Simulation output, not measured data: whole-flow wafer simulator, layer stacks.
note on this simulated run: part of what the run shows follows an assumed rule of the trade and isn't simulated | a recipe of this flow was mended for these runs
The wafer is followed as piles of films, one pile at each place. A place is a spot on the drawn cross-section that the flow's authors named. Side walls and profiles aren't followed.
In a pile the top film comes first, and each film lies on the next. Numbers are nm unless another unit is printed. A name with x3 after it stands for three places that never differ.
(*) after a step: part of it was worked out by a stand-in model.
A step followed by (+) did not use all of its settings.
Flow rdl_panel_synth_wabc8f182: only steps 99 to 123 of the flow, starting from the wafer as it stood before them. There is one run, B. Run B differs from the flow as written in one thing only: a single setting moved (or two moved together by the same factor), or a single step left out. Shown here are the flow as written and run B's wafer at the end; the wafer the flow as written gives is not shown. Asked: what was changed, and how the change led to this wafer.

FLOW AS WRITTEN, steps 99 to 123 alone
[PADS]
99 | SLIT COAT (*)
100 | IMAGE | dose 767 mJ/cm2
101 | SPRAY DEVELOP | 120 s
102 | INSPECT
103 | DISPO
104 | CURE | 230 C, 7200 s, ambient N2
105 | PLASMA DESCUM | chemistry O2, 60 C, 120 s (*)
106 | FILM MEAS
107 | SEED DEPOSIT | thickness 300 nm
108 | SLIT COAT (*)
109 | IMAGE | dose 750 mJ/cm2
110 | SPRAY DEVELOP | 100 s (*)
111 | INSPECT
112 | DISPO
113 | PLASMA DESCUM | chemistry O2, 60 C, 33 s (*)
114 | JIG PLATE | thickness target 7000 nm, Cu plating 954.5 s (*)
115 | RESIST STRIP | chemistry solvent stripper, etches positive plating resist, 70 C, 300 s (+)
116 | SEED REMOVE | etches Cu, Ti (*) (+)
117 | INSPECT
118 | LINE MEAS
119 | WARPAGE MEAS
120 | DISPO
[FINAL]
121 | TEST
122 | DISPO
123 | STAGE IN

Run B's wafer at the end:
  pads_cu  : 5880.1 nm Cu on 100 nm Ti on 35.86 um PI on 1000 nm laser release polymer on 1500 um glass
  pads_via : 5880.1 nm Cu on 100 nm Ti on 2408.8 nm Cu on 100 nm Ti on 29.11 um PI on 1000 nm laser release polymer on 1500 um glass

Cause: step 114, JIG PLATE: Cu plating 811.3 s was run, while the flow as written has Cu plating 954.5 s.

The path from the change to this, step by step:
  114 | JIG PLATE | thickness target 7000 nm, Cu plating 954.5 s (*)
      pads_cu, pads_land: Cu gains 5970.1 (as written it would have been: Cu gains 7023.8)
      pads_via: Cu gains 5970.1 (as written it would have been: Cu gains 8307.4)
